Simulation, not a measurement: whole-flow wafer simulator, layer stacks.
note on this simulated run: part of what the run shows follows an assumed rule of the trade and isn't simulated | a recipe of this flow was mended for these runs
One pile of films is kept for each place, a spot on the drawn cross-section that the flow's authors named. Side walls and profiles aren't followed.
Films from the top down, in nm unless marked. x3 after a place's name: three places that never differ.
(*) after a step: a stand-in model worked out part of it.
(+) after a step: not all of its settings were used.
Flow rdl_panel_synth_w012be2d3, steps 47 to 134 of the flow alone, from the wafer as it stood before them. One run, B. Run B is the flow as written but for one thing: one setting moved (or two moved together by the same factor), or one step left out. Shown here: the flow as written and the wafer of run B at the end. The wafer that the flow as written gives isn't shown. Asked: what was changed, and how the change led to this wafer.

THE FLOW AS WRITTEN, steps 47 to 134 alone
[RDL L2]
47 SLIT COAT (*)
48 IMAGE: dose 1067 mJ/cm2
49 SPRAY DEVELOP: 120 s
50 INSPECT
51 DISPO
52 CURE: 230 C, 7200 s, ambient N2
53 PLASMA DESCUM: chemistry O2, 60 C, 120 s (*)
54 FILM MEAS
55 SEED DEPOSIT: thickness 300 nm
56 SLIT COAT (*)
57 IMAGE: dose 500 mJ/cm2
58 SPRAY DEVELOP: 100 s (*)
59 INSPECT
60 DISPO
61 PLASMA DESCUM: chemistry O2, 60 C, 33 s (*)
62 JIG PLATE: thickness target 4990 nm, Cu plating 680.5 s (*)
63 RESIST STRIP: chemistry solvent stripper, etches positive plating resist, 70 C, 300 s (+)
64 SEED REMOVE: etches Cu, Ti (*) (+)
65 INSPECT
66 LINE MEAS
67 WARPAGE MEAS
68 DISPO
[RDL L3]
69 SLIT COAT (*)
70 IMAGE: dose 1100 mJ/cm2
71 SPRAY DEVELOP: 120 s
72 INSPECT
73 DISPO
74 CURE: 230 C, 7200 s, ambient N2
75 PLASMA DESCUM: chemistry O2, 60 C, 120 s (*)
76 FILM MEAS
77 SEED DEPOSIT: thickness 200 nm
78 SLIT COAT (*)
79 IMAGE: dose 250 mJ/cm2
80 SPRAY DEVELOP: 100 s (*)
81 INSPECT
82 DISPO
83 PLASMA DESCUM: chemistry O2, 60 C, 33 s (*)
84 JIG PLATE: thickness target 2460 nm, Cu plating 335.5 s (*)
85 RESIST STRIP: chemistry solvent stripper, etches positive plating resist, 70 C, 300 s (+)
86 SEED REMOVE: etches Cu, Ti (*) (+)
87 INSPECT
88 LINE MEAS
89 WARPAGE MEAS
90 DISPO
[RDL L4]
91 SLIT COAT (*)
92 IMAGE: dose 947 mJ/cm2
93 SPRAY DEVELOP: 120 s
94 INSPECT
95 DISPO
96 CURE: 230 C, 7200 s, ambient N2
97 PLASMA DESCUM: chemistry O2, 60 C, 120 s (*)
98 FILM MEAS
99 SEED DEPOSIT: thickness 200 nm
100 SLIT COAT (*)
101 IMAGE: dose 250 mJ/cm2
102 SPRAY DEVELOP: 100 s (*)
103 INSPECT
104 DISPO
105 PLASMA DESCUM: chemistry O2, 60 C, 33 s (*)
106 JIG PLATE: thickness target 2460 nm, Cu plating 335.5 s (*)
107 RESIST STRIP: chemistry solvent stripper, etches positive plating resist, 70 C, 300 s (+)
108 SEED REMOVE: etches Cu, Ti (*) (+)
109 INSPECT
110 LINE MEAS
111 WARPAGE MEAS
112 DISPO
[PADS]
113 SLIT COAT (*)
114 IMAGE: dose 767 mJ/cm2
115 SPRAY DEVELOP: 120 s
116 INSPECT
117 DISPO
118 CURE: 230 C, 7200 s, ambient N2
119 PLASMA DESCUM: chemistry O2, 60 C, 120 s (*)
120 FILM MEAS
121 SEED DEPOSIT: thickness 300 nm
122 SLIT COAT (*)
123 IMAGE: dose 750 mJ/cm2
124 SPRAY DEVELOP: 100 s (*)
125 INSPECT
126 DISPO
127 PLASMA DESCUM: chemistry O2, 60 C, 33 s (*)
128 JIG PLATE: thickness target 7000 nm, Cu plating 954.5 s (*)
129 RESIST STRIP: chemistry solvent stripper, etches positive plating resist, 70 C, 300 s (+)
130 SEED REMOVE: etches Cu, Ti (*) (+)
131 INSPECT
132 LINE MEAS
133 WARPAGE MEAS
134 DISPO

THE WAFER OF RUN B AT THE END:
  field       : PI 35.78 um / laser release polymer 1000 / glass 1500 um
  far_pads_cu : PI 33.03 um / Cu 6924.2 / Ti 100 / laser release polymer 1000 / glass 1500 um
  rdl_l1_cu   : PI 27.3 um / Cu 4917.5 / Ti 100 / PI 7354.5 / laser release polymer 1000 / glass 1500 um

The cause: step 62, JIG PLATE: Cu plating 374.3 s was run, where the flow has Cu plating 680.5 s.

How the change led to this, step by step:
  62 JIG PLATE: thickness target 4990 nm, Cu plating 680.5 s (*)
      rdl_l2_cu, rdl_l2_land, rdl_l2_via, rdl_l2_rim, rdl_l3_land, rdl_l3_via: Cu +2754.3 (as written it would be: Cu +5007.5)
  69 SLIT COAT (*)
      rdl_l2_space: PI +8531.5 (as written it would be: PI +10.31 um)
      rdl_l2_via: PI +9876.5 (new film) (as written it would be: PI +11.04 um (new film))
      (and at 20 more places)
  78 SLIT COAT (*)
      rdl_l2_cu: ILINE-POS-THICK-GRADE-A +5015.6 (new film) (as written it would be: ILINE-POS-THICK-GRADE-A +5163.2 (new film))
      rdl_l2_space: ILINE-POS-THICK-GRADE-A +5224.4 (new film) (as written it would be: ILINE-POS-THICK-GRADE-A +5535.4 (new film))
      (and at 7 more places)
  80 SPRAY DEVELOP: 100 s (*)
      rdl_l3_cu: ILINE-POS-THICK-GRADE-A -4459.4 (all of it) (as written it would be: ILINE-POS-THICK-GRADE-A -4624.3 (all of it))
      rdl_l3_land: ILINE-POS-THICK-GRADE-A -3033.3 (all of it) (as written it would be: ILINE-POS-THICK-GRADE-A -2880.1 (all of it))
      (and at 1 more place)
  85 RESIST STRIP: chemistry solvent stripper, etches positive plating resist, 70 C, 300 s (+)
      rdl_l2_cu: ILINE-POS-THICK-GRADE-A -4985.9 (all of it) (as written it would be: ILINE-POS-THICK-GRADE-A -5133.5 (all of it))
      rdl_l2_space: ILINE-POS-THICK-GRADE-A -5194.7 (all of it) (as written it would be: ILINE-POS-THICK-GRADE-A -5505.7 (all of it))
      (and at 4 more places)
  91 SLIT COAT (*)
      rdl_l2_space: PI +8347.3 (as written it would be: PI +8655.3)
      rdl_l1_rim: PI +7874.5 (as written it would be: PI +8215.5)
      (and at 5 more places)
  100 SLIT COAT (*)
      rdl_l2_cu: ILINE-POS-THICK-GRADE-A +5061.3 (new film) (as written it would be: ILINE-POS-THICK-GRADE-A +5190.6 (new film))
      rdl_l2_space: ILINE-POS-THICK-GRADE-A +5058.3 (new film) (as written it would be: ILINE-POS-THICK-GRADE-A +5188.5 (new film))
      (and at 2 more places)
  107 RESIST STRIP: chemistry solvent stripper, etches positive plating resist, 70 C, 300 s (+)
      rdl_l2_cu: ILINE-POS-THICK-GRADE-A -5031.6 (all of it) (as written it would be: ILINE-POS-THICK-GRADE-A -5160.9 (all of it))
      rdl_l2_space: ILINE-POS-THICK-GRADE-A -5028.6 (all of it) (as written it would be: ILINE-POS-THICK-GRADE-A -5158.8 (all of it))
      (and at 2 more places)
  113 SLIT COAT (*)
      rdl_l2_via: PI +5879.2 (as written it would be: PI +5647.6)
  122 SLIT COAT (*)
      rdl_l2_cu, rdl_l2_space: ILINE-POS-THICK-GRADE-A +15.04 um (new film) (as written it would be: ILINE-POS-THICK-GRADE-A +15.12 um (new film))
      rdl_l1_space: ILINE-POS-THICK-GRADE-A +15.18 um (new film) (as written it would be: ILINE-POS-THICK-GRADE-A +15.17 um (new film))
      (and at 9 more places)
  129 RESIST STRIP: chemistry solvent stripper, etches positive plating resist, 70 C, 300 s (+)
      rdl_l2_cu, rdl_l2_space: ILINE-POS-THICK-GRADE-A -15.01 um (all of it) (as written it would be: ILINE-POS-THICK-GRADE-A -15.09 um (all of it))
      rdl_l1_space: ILINE-POS-THICK-GRADE-A -15.15 um (all of it) (as written it would be: ILINE-POS-THICK-GRADE-A -15.14 um (all of it))
      (and at 9 more places)
